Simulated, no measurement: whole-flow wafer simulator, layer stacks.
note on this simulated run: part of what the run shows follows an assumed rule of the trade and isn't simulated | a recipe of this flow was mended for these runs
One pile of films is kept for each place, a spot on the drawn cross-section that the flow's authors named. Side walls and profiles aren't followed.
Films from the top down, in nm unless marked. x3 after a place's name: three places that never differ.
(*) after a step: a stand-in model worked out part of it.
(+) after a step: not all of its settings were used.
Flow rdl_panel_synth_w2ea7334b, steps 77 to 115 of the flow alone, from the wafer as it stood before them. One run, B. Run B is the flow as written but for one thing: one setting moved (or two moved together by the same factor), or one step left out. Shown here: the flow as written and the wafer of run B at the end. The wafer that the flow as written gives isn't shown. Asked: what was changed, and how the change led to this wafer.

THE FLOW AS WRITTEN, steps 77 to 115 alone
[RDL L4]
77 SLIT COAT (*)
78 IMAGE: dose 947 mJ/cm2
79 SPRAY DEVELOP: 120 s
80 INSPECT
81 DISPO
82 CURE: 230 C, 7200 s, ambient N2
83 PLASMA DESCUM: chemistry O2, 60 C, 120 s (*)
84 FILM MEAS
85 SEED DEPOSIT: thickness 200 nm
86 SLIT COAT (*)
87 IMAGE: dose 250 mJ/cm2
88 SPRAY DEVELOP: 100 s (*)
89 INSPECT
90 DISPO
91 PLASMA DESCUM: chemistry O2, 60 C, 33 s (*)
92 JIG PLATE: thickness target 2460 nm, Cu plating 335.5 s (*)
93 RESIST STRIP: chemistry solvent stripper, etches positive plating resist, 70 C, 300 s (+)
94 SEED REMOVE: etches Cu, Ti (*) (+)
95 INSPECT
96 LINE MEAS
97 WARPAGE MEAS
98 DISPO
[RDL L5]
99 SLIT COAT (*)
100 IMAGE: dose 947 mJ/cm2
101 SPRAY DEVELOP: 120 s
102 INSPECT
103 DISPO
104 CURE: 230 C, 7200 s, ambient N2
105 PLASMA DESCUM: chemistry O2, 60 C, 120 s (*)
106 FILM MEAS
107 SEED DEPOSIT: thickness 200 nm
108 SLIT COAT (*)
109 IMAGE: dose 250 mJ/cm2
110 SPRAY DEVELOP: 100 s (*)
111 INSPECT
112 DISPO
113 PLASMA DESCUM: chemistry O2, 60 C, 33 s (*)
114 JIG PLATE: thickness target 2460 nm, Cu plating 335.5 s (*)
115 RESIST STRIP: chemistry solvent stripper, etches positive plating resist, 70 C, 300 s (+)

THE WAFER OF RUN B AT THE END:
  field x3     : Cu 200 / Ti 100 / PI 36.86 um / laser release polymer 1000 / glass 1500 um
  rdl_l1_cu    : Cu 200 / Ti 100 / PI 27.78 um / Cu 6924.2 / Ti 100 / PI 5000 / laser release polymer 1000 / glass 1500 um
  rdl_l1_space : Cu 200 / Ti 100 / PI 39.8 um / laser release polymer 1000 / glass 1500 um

The cause: step 92, JIG PLATE: Cu plating 263.7 s was run, where the flow has Cu plating 335.5 s.

How the change led to this, step by step:
  92 JIG PLATE: thickness target 2460 nm, Cu plating 335.5 s (*)
      rdl_l4_cu, rdl_l4_land, rdl_l4_via, rdl_l5_land, rdl_l5_via: Cu +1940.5 (as written it would be: Cu +2468.8)
  99 SLIT COAT (*)
      field x3, pads_land x2: PI +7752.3 (as written it would be: PI +8112.6)
      rdl_l1_cu: PI +7731.4 (as written it would be: PI +8091.4)
      (and at 17 more places)
  108 SLIT COAT (*)
      rdl_l4_land: ILINE-POS-THICK-GRADE-A +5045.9 (new film) (as written it would be: ILINE-POS-THICK-GRADE-A +4913.1 (new film))
      rdl_l4_via: ILINE-POS-THICK-GRADE-A +5011 (new film) (as written it would be: ILINE-POS-THICK-GRADE-A +4830.6 (new film))
  115 RESIST STRIP: chemistry solvent stripper, etches positive plating resist, 70 C, 300 s (+)
      rdl_l4_land: ILINE-POS-THICK-GRADE-A -5016.2 (all of it) (as written it would be: ILINE-POS-THICK-GRADE-A -4883.4 (all of it))
      rdl_l4_via: ILINE-POS-THICK-GRADE-A -4981.3 (all of it) (as written it would be: ILINE-POS-THICK-GRADE-A -4800.9 (all of it))
